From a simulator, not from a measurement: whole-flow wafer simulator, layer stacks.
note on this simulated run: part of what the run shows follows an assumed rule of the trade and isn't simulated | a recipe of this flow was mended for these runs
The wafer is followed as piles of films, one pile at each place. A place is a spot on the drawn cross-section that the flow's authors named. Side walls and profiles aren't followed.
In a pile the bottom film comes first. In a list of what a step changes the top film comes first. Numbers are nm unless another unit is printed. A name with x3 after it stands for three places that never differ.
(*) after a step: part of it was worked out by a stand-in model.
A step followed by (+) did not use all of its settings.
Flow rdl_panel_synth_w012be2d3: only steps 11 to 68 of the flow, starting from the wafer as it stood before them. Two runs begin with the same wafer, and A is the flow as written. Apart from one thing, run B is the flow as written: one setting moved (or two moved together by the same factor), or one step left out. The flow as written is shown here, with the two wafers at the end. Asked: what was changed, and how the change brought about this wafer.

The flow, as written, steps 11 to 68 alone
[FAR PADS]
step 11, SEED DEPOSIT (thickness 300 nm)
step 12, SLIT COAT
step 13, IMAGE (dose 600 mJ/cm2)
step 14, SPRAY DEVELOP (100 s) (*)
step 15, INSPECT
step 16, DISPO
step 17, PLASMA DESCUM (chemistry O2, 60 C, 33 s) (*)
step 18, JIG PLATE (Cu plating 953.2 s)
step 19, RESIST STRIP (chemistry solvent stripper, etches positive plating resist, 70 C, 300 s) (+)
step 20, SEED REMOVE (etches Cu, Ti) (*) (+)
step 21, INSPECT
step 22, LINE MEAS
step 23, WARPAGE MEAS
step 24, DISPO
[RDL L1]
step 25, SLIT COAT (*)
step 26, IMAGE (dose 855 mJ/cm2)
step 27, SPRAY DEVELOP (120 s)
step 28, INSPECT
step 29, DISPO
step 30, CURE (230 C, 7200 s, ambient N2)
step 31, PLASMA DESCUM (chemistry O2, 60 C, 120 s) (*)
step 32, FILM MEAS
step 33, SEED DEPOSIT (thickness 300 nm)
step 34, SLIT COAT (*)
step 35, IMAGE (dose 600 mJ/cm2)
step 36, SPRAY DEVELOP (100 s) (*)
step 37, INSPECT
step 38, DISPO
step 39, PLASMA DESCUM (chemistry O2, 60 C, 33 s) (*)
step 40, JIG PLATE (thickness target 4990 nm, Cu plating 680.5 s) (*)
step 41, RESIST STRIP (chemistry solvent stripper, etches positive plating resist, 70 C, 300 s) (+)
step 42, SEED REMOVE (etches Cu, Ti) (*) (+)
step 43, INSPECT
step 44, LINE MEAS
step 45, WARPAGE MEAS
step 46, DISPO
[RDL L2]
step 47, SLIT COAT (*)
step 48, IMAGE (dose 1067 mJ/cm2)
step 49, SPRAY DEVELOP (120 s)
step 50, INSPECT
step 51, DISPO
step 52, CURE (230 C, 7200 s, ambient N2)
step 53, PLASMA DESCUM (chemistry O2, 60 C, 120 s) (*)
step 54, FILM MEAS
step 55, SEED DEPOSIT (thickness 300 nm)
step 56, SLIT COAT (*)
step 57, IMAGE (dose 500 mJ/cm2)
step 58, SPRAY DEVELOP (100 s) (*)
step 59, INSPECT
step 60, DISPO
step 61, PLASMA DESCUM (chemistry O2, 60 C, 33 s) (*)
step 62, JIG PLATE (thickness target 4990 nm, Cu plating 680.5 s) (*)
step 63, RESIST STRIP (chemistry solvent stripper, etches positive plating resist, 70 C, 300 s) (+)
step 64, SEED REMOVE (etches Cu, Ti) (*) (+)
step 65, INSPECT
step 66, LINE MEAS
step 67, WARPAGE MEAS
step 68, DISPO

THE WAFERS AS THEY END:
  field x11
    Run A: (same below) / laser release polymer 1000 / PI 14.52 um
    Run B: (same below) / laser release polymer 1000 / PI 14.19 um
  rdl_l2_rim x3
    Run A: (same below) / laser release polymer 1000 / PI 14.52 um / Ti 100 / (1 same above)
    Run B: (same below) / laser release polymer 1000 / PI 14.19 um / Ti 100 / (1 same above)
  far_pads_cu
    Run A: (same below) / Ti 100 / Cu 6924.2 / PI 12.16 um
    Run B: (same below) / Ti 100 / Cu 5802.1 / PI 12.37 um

The reason: step 18, JIG PLATE: Cu plating 800.7 s was run, while the flow as written has Cu plating 953.2 s.

The path from the change to this, step by step:
  step 18, JIG PLATE (Cu plating 953.2 s)
      far_pads_cu, rdl_l1_land, rdl_l1_via: A Cu gains 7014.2 | B Cu gains 5892.1
  step 25, SLIT COAT (*)
      field x11, rdl_l2_cu, rdl_l2_space, rdl_l1_rim, rdl_l2_land, rdl_l2_via, rdl_l2_rim x3: A PI gains 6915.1 (new film) | B PI gains 6588.3 (new film)
      far_pads_cu: A PI gains 4450.5 (new film) | B PI gains 4545.6 (new film)
      (as well as at 2 more places)
  step 34, SLIT COAT (*)
      far_pads_cu: A ILINE-POS-THICK-GRADE-A gains 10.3 um (new film) | B ILINE-POS-THICK-GRADE-A gains 10.48 um (new film)
      rdl_l1_cu: A ILINE-POS-THICK-GRADE-A gains 12.38 um (new film) | B ILINE-POS-THICK-GRADE-A gains 12.29 um (new film)
      (as well as at 3 more places)
  step 36, SPRAY DEVELOP (100 s) (*)
      rdl_l1_cu: A ILINE-POS-THICK-GRADE-A loses 12.38 um (all of it) | B ILINE-POS-THICK-GRADE-A loses 12.29 um (all of it)
      rdl_l1_land: A ILINE-POS-THICK-GRADE-A loses 9677 (all of it) | B ILINE-POS-THICK-GRADE-A loses 9875.1 (all of it)
      (as well as at 1 more place)
  step 41, RESIST STRIP (chemistry solvent stripper, etches positive plating resist, 70 C, 300 s) (+)
      far_pads_cu: A ILINE-POS-THICK-GRADE-A loses 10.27 um (all of it) | B ILINE-POS-THICK-GRADE-A loses 10.45 um (all of it)
      rdl_l1_space: A ILINE-POS-THICK-GRADE-A loses 12.36 um (all of it) | B ILINE-POS-THICK-GRADE-A loses 12.27 um (all of it)
  step 47, SLIT COAT (*)
      rdl_l1_cu: A PI gains 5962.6 (new film) | B PI gains 5802.6 (new film)
      rdl_l1_space: A PI gains 9924.5 | B PI gains 9673
      (as well as at 1 more place)
  step 56, SLIT COAT (*)
      rdl_l1_cu: A ILINE-POS-THICK-GRADE-A gains 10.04 um (new film) | B ILINE-POS-THICK-GRADE-A gains 9896.5 (new film)
      rdl_l1_space: A ILINE-POS-THICK-GRADE-A gains 11.02 um (new film) | B ILINE-POS-THICK-GRADE-A gains 10.94 um (new film)
  step 63, RESIST STRIP (chemistry solvent stripper, etches positive plating resist, 70 C, 300 s) (+)
      rdl_l1_cu: A ILINE-POS-THICK-GRADE-A loses 10.01 um (all of it) | B ILINE-POS-THICK-GRADE-A loses 9866.8 (all of it)
      rdl_l1_space: A ILINE-POS-THICK-GRADE-A loses 10.99 um (all of it) | B ILINE-POS-THICK-GRADE-A loses 10.91 um (all of it)
